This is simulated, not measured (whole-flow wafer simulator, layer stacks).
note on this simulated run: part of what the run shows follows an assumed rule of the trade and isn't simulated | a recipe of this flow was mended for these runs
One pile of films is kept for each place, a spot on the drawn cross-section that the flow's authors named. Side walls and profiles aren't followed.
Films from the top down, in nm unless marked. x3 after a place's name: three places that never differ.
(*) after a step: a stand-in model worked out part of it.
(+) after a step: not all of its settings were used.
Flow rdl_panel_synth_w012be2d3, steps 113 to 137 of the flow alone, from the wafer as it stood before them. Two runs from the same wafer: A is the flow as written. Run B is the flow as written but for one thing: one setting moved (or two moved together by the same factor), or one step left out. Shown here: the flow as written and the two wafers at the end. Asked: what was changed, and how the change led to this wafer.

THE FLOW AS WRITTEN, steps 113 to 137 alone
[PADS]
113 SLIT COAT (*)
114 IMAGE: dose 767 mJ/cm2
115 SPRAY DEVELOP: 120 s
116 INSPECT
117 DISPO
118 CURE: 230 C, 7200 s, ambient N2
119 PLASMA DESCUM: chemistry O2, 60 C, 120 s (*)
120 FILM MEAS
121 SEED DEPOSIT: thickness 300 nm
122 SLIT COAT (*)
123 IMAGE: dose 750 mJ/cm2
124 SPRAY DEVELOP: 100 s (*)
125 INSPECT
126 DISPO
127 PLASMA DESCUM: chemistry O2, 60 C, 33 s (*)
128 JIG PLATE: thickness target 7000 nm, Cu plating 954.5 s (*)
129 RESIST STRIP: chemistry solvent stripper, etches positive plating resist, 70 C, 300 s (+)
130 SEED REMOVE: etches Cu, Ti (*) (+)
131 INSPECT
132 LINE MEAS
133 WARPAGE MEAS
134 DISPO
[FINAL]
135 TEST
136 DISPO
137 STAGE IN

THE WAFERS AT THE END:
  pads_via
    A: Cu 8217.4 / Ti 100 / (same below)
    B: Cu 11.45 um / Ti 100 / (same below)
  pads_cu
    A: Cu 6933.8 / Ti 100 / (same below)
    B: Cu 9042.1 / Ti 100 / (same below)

The cause: step 128, JIG PLATE: Cu plating 1241 s was run, where the flow has Cu plating 954.5 s.

How the change led to this, step by step:
  128 JIG PLATE: thickness target 7000 nm, Cu plating 954.5 s (*)
      pads_via: A Cu +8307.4 | B Cu +11.54 um
      pads_cu, pads_land: A Cu +7023.8 | B Cu +9132.1
